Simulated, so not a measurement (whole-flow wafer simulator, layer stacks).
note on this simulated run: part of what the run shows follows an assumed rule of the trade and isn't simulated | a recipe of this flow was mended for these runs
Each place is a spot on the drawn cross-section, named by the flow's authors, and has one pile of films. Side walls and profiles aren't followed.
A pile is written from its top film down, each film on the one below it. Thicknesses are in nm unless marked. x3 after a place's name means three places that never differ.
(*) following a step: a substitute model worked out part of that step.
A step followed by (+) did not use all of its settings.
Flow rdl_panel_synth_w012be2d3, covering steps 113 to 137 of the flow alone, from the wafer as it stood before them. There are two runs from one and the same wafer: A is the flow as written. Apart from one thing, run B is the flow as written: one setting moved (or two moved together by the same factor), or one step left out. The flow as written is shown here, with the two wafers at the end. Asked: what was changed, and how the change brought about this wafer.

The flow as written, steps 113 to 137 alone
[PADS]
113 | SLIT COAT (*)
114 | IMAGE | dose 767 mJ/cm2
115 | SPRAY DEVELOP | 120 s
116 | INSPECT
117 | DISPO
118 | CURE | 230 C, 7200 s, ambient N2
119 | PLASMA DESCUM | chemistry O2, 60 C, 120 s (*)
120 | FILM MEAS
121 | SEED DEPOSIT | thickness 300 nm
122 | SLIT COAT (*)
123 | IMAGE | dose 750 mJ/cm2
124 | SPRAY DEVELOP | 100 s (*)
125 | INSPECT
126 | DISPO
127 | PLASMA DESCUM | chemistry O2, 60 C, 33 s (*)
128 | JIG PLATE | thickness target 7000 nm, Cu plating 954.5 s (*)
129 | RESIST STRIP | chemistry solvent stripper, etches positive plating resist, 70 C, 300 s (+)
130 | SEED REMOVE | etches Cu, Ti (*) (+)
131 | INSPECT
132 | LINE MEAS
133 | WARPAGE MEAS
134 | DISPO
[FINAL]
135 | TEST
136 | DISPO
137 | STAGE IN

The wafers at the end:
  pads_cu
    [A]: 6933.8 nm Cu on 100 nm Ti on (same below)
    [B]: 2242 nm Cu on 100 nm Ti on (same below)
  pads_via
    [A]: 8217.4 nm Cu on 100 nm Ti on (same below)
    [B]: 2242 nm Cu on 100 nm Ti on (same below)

The reason: step 128, JIG PLATE: Cu plating 316.9 s was run, whereas the flow has Cu plating 954.5 s.

The path from the change to this, step by step:
  128 | JIG PLATE | thickness target 7000 nm, Cu plating 954.5 s (*)
      pads_cu, pads_land: A +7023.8 Cu | B +2332 Cu
      pads_via: A +8307.4 Cu | B +2332 Cu
